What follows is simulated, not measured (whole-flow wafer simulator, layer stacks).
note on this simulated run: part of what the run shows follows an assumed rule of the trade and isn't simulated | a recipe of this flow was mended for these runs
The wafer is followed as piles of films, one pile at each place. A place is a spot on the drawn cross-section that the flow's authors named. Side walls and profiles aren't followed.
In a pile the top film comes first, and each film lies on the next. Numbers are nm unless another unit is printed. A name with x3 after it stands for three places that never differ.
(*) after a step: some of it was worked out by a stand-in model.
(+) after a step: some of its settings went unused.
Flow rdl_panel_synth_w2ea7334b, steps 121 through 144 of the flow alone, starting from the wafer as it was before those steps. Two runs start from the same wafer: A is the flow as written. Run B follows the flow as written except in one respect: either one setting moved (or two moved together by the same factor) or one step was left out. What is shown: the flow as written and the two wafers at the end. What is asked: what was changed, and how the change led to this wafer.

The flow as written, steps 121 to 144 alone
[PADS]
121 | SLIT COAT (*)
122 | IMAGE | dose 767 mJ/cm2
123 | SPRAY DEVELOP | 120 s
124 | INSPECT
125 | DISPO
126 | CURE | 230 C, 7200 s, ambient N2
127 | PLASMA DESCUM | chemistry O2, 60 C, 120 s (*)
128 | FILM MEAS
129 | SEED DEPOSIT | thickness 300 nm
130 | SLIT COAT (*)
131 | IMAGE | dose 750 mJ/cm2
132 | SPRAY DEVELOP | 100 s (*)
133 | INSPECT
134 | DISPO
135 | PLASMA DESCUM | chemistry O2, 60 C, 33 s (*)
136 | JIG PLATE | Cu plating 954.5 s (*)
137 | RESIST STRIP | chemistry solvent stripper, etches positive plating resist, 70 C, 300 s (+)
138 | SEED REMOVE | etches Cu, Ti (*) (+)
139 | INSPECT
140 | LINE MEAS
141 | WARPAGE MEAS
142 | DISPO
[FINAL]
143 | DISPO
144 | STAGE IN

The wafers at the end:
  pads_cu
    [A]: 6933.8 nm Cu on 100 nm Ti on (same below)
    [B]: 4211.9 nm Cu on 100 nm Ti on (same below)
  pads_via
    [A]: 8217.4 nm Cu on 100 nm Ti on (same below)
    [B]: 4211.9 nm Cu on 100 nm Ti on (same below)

The reason: step 136, JIG PLATE: Cu plating 584.6 s was run, though the flow has Cu plating 954.5 s.

The path from the change to this, step by step:
  136 | JIG PLATE | Cu plating 954.5 s (*)
      pads_cu, pads_land: A Cu gains 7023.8 | B Cu gains 4301.9
      pads_via: A Cu gains 8307.4 | B Cu gains 4301.9
